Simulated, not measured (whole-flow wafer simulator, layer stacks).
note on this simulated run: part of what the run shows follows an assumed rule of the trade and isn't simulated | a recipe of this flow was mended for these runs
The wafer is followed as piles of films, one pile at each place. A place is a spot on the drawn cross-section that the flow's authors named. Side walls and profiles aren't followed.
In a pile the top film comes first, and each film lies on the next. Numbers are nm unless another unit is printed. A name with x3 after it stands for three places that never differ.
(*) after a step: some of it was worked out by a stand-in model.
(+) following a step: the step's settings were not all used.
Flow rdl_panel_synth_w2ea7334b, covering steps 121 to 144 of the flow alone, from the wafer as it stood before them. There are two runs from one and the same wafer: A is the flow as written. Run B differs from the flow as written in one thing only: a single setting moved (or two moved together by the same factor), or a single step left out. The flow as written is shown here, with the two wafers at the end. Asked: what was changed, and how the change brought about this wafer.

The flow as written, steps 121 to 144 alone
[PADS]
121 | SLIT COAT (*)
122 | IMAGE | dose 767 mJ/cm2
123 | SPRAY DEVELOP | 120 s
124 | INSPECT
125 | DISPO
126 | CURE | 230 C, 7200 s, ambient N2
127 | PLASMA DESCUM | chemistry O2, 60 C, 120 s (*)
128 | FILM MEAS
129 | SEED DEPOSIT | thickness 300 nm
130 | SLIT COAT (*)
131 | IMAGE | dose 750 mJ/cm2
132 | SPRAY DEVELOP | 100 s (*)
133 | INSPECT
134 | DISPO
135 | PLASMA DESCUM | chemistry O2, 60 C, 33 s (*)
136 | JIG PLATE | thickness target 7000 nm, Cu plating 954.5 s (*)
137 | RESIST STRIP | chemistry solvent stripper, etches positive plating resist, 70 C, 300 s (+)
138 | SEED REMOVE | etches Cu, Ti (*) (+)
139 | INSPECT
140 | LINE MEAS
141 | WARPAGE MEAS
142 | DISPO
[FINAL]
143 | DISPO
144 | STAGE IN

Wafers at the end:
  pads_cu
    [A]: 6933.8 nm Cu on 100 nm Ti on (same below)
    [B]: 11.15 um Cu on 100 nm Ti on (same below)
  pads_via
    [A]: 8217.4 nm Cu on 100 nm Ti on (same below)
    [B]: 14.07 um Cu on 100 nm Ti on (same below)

The reason: step 136, JIG PLATE: Cu plating 1527 s was run, while the flow as written has Cu plating 954.5 s.

How this came from the change, step by step:
  136 | JIG PLATE | thickness target 7000 nm, Cu plating 954.5 s (*)
      pads_cu, pads_land: A Cu gains 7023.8 | B Cu gains 11.24 um
      pads_via: A Cu gains 8307.4 | B Cu gains 14.16 um
